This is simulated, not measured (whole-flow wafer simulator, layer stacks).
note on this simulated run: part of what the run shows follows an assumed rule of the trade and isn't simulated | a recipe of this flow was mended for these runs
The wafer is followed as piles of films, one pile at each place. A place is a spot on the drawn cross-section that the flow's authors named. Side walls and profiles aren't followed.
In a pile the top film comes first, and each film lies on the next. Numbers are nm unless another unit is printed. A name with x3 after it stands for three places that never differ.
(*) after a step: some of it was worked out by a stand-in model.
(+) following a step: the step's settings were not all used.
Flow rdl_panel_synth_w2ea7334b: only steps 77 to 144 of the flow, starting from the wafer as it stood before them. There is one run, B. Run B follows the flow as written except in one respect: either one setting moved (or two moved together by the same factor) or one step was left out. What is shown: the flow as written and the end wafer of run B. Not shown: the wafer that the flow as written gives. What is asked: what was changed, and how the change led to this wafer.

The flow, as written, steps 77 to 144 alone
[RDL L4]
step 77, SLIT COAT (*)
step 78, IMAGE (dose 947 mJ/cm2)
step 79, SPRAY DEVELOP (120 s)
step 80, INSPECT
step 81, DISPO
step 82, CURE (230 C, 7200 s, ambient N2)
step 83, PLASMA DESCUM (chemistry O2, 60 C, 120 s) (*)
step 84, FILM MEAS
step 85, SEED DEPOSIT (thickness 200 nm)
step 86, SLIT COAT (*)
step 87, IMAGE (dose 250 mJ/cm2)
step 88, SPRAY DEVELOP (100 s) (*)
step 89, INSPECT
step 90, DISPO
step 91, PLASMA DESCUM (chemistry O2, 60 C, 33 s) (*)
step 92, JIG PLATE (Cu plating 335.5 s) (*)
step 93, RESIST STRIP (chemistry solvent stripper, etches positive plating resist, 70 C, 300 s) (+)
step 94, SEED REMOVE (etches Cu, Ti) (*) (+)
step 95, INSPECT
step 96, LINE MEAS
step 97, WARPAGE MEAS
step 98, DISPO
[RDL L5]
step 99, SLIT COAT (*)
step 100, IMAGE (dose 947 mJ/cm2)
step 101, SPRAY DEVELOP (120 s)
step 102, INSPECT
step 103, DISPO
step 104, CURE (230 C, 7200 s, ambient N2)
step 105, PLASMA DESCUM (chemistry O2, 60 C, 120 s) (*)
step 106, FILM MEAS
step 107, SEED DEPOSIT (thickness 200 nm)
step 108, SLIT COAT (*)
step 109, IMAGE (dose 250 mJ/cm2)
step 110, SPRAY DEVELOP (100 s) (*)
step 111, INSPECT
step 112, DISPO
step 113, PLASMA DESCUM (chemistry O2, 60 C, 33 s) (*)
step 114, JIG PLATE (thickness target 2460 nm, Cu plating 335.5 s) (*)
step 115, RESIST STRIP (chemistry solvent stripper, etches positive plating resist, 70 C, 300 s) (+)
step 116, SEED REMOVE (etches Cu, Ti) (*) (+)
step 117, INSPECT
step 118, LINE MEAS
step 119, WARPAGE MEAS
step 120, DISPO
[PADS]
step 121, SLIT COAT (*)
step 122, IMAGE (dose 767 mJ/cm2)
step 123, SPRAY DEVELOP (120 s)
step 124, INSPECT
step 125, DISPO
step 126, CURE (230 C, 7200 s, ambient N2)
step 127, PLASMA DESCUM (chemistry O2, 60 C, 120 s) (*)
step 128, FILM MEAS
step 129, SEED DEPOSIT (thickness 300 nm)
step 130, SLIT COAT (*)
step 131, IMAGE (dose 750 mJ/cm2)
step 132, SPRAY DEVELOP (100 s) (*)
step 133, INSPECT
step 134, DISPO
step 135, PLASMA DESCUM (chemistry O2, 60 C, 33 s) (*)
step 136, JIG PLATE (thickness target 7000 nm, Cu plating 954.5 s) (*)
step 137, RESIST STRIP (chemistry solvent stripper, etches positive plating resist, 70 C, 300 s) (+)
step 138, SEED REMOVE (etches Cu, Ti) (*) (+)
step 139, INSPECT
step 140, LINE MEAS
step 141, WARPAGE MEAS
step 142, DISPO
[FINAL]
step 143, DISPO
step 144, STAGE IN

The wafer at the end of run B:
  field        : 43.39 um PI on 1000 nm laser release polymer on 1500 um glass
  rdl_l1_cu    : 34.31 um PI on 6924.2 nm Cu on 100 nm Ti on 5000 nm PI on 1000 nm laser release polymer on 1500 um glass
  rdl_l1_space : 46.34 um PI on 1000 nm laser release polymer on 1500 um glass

What caused this: step 92, JIG PLATE: Cu plating 389.2 s was run, whereas the flow has Cu plating 335.5 s.

How this came from the change, step by step:
  step 92, JIG PLATE (Cu plating 335.5 s) (*)
      rdl_l4_cu, rdl_l4_land, rdl_l4_via, rdl_l5_land, rdl_l5_via: Cu gains 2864 (it would be, as written: Cu gains 2468.8)
  step 99, SLIT COAT (*)
      field, pads_cu, pads_space, pads_land, pads_via: PI gains 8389 (it would be, as written: PI gains 8112.6)
      rdl_l1_cu: PI gains 8367.5 (it would be, as written: PI gains 8091.4)
      (as well as at 16 more places)
  step 121, SLIT COAT (*)
      rdl_l5_via: PI gains 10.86 um (new film) (it would be, as written: PI gains 10.89 um (new film))
  step 130, SLIT COAT (*)
      rdl_l4_cu, rdl_l4_space: ILINE-POS-THICK-GRADE-A gains 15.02 um (new film) (it would be, as written: ILINE-POS-THICK-GRADE-A gains 15.01 um (new film))
      rdl_l5_cu, rdl_l5_space: ILINE-POS-THICK-GRADE-A gains 15.13 um (new film) (it would be, as written: ILINE-POS-THICK-GRADE-A gains 15.12 um (new film))
      (as well as at 4 more places)
  step 137, RESIST STRIP (chemistry solvent stripper, etches positive plating resist, 70 C, 300 s) (+)
      rdl_l2_cu, rdl_l2_space: ILINE-POS-THICK-GRADE-A loses 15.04 um (all of it) (it would be, as written: ILINE-POS-THICK-GRADE-A loses 15.05 um (all of it))
      rdl_l4_cu, rdl_l4_space: ILINE-POS-THICK-GRADE-A loses 14.99 um (all of it) (it would be, as written: ILINE-POS-THICK-GRADE-A loses 14.98 um (all of it))
      (as well as at 6 more places)
